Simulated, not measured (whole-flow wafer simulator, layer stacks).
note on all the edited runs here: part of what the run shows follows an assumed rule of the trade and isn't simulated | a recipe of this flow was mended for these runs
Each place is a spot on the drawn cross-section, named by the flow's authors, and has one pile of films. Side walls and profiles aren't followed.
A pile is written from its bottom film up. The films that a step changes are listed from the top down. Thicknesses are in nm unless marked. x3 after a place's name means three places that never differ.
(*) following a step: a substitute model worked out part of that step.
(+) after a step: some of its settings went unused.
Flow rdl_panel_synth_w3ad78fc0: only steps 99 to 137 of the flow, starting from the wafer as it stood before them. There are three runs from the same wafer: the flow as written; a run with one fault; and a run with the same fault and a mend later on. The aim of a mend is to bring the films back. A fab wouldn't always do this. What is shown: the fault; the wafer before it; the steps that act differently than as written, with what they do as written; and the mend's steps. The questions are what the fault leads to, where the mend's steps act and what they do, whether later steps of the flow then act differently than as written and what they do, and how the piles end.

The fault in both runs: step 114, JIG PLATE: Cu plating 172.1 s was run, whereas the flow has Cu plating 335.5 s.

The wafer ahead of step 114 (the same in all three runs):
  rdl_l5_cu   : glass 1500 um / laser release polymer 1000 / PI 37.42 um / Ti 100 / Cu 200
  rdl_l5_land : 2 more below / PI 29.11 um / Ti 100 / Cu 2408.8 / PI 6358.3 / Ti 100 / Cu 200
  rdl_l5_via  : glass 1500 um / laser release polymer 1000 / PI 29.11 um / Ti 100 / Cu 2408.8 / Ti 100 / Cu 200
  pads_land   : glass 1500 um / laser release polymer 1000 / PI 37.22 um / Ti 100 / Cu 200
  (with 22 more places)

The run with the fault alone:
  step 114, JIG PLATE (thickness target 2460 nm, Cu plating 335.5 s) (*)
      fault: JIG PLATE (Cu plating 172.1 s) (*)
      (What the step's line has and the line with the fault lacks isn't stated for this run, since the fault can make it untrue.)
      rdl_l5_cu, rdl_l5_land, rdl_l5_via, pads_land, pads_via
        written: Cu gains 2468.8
        fault: Cu gains 1266.4
  Steps later in the flow that act otherwise than as written (not shown: 1 more step that differs only slightly, by at most 2% or 0.5 nm, whichever is larger):
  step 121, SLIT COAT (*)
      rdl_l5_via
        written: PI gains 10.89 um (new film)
        fault: PI gains 9601.7 (new film)
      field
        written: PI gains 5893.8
        fault: PI gains 5453.3
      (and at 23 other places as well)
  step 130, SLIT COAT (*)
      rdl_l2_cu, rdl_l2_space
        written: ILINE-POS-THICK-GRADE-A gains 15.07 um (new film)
        fault: ILINE-POS-THICK-GRADE-A gains 15.08 um (new film)
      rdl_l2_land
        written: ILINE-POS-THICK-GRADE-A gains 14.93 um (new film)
        fault: ILINE-POS-THICK-GRADE-A gains 14.92 um (new film)
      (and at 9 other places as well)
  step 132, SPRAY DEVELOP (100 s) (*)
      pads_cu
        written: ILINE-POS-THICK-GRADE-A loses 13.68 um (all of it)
        fault: ILINE-POS-THICK-GRADE-A loses 13.62 um (all of it)
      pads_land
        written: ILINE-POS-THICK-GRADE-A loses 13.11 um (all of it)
        fault: ILINE-POS-THICK-GRADE-A loses 13.22 um (all of it)
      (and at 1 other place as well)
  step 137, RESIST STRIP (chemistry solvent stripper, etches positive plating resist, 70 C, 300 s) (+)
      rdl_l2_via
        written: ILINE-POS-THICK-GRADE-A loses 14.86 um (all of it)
        fault: ILINE-POS-THICK-GRADE-A loses 14.85 um (all of it)
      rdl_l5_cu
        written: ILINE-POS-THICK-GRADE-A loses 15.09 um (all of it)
        fault: ILINE-POS-THICK-GRADE-A loses 14.67 um (all of it)
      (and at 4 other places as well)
  The piles end different from the flow's at rdl_l3_cu, rdl_l3_land, rdl_l4_cu and 8 more by more than 2% or 0.5 nm, whichever is larger.
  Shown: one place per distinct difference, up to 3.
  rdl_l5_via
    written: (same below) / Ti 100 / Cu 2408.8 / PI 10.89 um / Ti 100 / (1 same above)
    fault: (same below) / Ti 100 / Cu 1206.4 / PI 9601.7 / Ti 100 / (1 same above)
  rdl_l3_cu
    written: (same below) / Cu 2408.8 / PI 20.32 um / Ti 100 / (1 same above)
    fault: (same below) / Cu 2408.8 / PI 19.88 um / Ti 100 / (1 same above)
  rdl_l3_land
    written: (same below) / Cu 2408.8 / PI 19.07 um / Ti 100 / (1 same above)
    fault: (same below) / Cu 2408.8 / PI 18.64 um / Ti 100 / (1 same above)

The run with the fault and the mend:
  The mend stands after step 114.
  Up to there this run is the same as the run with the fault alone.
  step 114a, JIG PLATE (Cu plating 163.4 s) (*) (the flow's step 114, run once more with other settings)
      rdl_l5_cu, rdl_l5_land, rdl_l5_via, pads_land, pads_via
        Cu gains 1202.4
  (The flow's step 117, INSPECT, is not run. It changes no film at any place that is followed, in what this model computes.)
  Later steps of the flow that are run all act as written at every place that is followed.
  By the end, the piles equal the flow's at every place that both follow.
